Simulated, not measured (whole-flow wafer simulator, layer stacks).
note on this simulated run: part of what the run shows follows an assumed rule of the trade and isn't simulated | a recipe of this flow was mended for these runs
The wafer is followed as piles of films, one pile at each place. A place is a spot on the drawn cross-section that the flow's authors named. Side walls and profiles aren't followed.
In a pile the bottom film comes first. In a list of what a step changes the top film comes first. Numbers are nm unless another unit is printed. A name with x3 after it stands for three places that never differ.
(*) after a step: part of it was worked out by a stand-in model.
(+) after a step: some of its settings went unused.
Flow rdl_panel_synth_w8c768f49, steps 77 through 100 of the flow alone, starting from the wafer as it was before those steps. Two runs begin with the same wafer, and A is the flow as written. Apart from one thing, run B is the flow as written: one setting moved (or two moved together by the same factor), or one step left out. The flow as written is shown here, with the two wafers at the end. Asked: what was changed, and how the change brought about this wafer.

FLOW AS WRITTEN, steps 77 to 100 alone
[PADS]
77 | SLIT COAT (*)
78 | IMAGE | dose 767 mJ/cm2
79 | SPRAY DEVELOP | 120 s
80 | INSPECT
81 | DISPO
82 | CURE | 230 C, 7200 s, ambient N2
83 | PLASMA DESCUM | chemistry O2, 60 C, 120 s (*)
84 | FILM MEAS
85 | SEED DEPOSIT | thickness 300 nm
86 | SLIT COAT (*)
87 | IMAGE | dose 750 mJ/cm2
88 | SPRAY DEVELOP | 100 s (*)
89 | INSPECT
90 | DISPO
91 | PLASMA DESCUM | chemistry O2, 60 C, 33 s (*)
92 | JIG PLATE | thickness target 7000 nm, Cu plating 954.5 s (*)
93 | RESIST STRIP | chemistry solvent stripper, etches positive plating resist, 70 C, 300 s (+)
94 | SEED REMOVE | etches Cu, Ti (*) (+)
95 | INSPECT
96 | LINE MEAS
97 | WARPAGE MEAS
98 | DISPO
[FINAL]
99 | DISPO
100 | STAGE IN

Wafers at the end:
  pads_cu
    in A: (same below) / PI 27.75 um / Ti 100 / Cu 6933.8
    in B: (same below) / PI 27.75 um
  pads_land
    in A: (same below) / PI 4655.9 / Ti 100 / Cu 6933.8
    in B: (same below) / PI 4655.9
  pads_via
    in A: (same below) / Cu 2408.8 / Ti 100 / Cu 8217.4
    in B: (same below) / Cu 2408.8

The reason: step 88, SPRAY DEVELOP: 100 s (*), was skipped.

The path from the change to this, step by step:
  91 | PLASMA DESCUM | chemistry O2, 60 C, 33 s (*)
      pads_cu, pads_land, pads_via: A nothing | B -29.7 ILINE-POS-THICK-GRADE-A
  92 | JIG PLATE | thickness target 7000 nm, Cu plating 954.5 s (*)
      pads_cu, pads_land: A +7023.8 Cu | B nothing
      pads_via: A +8307.4 Cu | B nothing
  93 | RESIST STRIP | chemistry solvent stripper, etches positive plating resist, 70 C, 300 s (+)
      pads_cu: A nothing | B -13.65 um ILINE-POS-THICK-GRADE-A (all of it)
      pads_land: A nothing | B -13.08 um ILINE-POS-THICK-GRADE-A (all of it)
      (as well as at 1 more place)
  94 | SEED REMOVE | etches Cu, Ti (*) (+)
      pads_cu, pads_land, pads_via: A -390 Cu | B -300 Cu (all of it), -100 Ti (all of it)
With metal films that touch counted as one body, pads_cu has 0 bodies; the flow as written gives 1 body.
With metal films that touch counted as one body, pads_land has 1 body; the flow as written gives 2 bodies (between them, from the top down: PI 4655.9).
